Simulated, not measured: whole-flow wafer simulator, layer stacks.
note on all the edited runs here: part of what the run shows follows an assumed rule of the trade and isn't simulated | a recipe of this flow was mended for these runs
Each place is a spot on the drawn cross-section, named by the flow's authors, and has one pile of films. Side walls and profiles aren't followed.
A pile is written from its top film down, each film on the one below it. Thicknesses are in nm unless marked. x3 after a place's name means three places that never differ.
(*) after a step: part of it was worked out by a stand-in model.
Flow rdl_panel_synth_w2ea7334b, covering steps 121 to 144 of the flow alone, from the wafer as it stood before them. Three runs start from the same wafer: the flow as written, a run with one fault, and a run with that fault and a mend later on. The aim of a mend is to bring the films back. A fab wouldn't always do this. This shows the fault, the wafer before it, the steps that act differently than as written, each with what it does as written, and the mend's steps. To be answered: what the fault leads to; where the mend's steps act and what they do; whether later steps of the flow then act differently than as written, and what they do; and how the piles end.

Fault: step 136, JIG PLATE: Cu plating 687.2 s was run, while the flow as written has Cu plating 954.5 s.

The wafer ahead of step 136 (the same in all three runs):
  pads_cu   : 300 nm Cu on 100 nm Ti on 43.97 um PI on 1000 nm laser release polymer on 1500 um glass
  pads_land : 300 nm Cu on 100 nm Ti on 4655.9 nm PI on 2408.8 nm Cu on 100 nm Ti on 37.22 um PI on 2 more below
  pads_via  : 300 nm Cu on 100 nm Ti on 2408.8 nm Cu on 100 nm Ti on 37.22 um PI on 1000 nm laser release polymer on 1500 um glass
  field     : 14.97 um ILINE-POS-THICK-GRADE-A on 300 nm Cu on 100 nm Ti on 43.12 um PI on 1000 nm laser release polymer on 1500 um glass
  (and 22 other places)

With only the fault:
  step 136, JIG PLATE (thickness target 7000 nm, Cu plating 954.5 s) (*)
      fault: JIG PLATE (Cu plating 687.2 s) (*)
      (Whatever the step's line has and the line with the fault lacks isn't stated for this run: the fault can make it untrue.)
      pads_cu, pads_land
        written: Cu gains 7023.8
        fault: Cu gains 5056.9
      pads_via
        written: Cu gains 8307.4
        fault: Cu gains 5056.9
  Later steps of the flow that are run all act as written at every place that is followed.
  At pads_cu, pads_land, pads_via, the piles at the end differ from the flow's by more than 2% or 0.5 nm, whichever is larger.
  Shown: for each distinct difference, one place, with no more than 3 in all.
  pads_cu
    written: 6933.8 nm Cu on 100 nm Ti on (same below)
    fault: 4966.9 nm Cu on 100 nm Ti on (same below)
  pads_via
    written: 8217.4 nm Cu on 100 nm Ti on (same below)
    fault: 4966.9 nm Cu on 100 nm Ti on (same below)

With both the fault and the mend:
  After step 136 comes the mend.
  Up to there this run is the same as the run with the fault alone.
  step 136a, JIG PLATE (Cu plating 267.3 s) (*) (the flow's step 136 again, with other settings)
      pads_cu, pads_land, pads_via
        Cu gains 1967
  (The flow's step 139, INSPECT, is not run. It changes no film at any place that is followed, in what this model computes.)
  Later steps of the flow that are run all act as written at every place that is followed.
  At pads_via, the piles at the end differ from the flow's by more than 2% or 0.5 nm, whichever is larger.
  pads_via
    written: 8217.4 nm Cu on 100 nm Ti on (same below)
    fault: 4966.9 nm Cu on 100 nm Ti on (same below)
    mend: 6933.8 nm Cu on 100 nm Ti on (same below)
